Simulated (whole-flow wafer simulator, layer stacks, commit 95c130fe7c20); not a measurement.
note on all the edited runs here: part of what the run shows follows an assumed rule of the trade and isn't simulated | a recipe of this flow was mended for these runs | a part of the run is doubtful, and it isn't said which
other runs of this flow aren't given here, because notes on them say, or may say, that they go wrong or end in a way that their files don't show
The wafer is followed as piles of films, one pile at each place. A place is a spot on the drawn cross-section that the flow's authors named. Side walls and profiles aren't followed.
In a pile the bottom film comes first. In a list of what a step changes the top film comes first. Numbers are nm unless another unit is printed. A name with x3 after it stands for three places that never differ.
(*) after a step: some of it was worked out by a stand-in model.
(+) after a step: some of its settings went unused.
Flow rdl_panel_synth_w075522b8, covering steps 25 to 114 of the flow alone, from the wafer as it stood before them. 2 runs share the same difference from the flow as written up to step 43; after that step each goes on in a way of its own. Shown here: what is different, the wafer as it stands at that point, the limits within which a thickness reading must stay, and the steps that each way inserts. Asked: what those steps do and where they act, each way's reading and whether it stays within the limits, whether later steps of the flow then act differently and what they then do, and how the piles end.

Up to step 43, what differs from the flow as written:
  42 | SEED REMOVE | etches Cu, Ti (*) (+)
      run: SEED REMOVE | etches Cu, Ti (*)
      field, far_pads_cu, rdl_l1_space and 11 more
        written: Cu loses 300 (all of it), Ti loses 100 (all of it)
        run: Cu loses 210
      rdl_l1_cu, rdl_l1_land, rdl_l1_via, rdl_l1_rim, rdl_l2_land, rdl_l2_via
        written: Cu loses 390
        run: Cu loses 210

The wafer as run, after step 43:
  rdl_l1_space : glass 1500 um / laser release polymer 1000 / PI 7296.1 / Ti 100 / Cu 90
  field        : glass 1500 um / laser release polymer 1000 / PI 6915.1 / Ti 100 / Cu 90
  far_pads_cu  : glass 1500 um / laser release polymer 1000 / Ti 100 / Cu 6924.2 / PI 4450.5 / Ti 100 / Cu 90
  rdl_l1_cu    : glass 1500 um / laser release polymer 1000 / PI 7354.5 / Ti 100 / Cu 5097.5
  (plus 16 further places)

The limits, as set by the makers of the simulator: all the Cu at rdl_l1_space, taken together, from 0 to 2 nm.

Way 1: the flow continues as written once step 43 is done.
  Reading after step 43: 90 nm, not within the limits.
  Steps further on in the flow that do not act as written (6 more steps, not shown, differ only slightly: by at most 2% or 0.5 nm, whichever is larger):
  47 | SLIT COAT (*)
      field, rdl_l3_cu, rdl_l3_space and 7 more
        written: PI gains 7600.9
        way: PI gains 7598.7 (new film)
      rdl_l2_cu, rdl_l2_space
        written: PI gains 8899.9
        way: PI gains 8895 (new film)
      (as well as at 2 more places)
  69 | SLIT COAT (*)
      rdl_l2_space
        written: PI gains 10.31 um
        way: PI gains 10.3 um
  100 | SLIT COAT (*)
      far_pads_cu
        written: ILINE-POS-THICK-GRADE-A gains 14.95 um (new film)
        way: ILINE-POS-THICK-GRADE-A gains 14.94 um (new film)
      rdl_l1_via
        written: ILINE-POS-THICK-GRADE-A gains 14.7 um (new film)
        way: ILINE-POS-THICK-GRADE-A gains 14.71 um (new film)
  By the end, the piles at field, far_pads_cu, rdl_l1_cu and 17 more depart from the flow's by more than 2% or 0.5 nm, whichever is larger.
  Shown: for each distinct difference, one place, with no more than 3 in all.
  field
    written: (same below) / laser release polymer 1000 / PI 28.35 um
    way: (same below) / laser release polymer 1000 / PI 6915.1 / Ti 100 / Cu 90 / PI 21.43 um
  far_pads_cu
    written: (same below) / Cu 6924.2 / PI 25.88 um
    way: (same below) / Cu 6924.2 / PI 4450.5 / Ti 100 / Cu 90 / PI 21.43 um
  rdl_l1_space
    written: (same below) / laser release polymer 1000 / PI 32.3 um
    way: (same below) / laser release polymer 1000 / PI 7296.1 / Ti 100 / Cu 90 / PI 24.99 um

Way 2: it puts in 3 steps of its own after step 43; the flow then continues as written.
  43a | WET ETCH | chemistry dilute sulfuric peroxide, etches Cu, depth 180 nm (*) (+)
      field, far_pads_cu, rdl_l1_space and 11 more
        Cu loses 90 (all of it)
      rdl_l1_cu, rdl_l1_land, rdl_l1_via, rdl_l1_rim, rdl_l2_land, rdl_l2_via
        Cu loses 180
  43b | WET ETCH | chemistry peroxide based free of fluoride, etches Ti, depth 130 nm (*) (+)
      field, far_pads_cu, rdl_l1_space and 11 more
        Ti loses 100 (all of it)
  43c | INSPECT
      alters no film at any place that is followed
  Reading after step 43c: 0 nm, inside the limits.
  Steps further on in the flow that do not act as written (5 more steps, not shown, differ only slightly: by at most 2% or 0.5 nm, whichever is larger):
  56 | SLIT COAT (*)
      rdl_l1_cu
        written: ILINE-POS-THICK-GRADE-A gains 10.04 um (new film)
        way: ILINE-POS-THICK-GRADE-A gains 10.05 um (new film)
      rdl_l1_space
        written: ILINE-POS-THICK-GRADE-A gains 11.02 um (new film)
        way: ILINE-POS-THICK-GRADE-A gains 11.03 um (new film)
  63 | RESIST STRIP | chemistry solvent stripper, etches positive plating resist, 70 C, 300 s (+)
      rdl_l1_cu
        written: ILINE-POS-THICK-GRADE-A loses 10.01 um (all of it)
        way: ILINE-POS-THICK-GRADE-A loses 10.02 um (all of it)
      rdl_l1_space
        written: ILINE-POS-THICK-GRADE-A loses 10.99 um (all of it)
        way: ILINE-POS-THICK-GRADE-A loses 11 um (all of it)
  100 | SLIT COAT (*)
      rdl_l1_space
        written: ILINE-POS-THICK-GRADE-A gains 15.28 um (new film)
        way: ILINE-POS-THICK-GRADE-A gains 15.29 um (new film)
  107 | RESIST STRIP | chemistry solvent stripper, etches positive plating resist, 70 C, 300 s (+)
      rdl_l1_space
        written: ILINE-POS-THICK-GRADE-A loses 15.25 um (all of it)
        way: ILINE-POS-THICK-GRADE-A loses 15.26 um (all of it)
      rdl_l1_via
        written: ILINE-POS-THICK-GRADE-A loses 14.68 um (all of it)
        way: ILINE-POS-THICK-GRADE-A loses 14.67 um (all of it)
  At the end the piles are close to the flow's at the places that both follow, differing by at most 2% or 0.5 nm, whichever is larger.

The limits are kept by: way 2. They are not kept by: way 1.
